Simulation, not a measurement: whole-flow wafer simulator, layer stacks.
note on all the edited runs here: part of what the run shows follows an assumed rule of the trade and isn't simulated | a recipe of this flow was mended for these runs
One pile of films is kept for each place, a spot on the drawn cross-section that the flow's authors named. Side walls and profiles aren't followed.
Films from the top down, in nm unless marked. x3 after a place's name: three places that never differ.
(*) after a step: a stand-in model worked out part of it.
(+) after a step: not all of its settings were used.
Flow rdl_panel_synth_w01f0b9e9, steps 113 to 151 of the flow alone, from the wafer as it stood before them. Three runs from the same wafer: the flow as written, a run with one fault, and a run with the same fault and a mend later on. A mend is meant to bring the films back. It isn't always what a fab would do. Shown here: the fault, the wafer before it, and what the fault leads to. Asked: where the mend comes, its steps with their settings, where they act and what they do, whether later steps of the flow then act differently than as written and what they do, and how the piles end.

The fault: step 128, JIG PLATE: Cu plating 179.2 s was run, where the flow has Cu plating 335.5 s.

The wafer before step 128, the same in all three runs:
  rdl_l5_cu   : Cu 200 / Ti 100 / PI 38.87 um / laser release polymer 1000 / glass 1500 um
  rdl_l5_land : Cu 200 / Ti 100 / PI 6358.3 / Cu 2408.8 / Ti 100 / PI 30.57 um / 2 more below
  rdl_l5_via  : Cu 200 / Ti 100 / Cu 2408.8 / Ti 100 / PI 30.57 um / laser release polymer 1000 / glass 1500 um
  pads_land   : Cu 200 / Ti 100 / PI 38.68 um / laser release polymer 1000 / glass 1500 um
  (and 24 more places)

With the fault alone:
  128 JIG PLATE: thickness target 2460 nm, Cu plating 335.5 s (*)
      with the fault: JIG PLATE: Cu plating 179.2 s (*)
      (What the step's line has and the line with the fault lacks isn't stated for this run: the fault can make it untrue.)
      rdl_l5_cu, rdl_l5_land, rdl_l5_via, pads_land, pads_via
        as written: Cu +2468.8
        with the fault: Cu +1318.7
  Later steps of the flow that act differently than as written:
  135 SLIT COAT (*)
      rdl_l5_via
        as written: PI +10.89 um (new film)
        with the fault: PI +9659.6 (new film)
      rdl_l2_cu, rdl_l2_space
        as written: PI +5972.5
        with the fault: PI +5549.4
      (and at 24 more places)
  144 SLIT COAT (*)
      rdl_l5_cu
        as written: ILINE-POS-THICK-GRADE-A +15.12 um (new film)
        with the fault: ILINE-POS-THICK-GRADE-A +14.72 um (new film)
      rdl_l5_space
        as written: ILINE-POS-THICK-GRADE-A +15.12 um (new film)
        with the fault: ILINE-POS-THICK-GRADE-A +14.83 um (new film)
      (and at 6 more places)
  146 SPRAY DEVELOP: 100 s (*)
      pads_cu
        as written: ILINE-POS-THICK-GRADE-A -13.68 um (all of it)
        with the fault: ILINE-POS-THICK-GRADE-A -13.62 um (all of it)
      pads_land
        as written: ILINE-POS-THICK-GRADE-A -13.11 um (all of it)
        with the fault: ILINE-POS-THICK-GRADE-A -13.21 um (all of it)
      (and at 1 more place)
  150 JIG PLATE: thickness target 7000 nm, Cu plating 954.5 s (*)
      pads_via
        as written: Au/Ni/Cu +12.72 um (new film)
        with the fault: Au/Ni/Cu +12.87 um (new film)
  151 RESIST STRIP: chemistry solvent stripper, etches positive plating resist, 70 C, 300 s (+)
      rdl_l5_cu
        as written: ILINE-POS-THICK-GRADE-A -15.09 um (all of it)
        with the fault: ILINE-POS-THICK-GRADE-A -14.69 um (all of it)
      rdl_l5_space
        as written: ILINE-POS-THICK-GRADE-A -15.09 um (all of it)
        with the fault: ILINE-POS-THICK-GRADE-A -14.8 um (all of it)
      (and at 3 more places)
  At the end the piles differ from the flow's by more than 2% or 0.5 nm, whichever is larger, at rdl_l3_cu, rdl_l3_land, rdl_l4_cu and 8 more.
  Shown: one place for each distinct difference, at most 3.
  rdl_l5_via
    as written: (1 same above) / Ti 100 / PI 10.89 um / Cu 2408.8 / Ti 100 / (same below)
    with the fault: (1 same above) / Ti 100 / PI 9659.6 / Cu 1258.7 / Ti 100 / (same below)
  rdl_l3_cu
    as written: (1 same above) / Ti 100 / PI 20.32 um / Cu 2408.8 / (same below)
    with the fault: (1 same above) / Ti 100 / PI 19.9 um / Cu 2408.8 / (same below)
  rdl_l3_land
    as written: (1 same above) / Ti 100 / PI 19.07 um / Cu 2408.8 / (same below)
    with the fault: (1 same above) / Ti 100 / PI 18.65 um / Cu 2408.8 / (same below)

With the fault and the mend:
  The mend comes after step 128.
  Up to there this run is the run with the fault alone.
  128a JIG PLATE: Cu plating 156.3 s (*) (the flow's step 128 once more, with other settings)
      rdl_l5_cu, rdl_l5_land, rdl_l5_via, pads_land, pads_via
        Cu +1150.2
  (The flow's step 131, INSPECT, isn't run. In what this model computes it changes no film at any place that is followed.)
  No later step of the flow acts differently than as written at any place that is followed.
  At the end the piles are the same as the flow's at every place that both follow.
